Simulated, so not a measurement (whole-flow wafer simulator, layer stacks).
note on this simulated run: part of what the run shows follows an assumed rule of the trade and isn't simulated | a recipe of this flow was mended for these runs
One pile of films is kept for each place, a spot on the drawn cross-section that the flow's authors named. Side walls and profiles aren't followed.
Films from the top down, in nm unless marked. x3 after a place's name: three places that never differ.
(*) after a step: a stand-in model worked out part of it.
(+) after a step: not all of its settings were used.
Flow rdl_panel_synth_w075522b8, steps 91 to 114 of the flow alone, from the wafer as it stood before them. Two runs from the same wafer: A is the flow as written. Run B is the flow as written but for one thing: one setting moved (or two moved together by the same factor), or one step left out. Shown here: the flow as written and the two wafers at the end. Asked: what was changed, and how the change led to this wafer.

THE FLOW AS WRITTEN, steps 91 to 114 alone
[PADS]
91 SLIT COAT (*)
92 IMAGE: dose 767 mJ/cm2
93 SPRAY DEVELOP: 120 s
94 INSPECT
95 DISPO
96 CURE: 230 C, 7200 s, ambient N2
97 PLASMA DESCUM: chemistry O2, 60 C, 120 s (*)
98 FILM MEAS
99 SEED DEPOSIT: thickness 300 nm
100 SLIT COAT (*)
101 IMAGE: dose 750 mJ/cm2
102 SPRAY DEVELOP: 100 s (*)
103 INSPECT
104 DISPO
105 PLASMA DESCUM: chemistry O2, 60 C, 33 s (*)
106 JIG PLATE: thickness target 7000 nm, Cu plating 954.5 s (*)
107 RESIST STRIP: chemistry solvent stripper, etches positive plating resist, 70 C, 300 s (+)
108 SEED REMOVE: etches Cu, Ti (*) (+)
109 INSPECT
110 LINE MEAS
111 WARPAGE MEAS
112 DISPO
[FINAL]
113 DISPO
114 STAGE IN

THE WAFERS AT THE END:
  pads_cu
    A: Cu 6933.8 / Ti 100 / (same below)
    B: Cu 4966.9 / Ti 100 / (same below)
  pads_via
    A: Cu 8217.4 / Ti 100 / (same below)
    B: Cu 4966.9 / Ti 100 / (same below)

The cause: step 106, JIG PLATE: Cu plating 687.2 s was run, where the flow has Cu plating 954.5 s.

How the change led to this, step by step:
  106 JIG PLATE: thickness target 7000 nm, Cu plating 954.5 s (*)
      pads_cu, pads_land: A Cu +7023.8 | B Cu +5056.9
      pads_via: A Cu +8307.4 | B Cu +5056.9
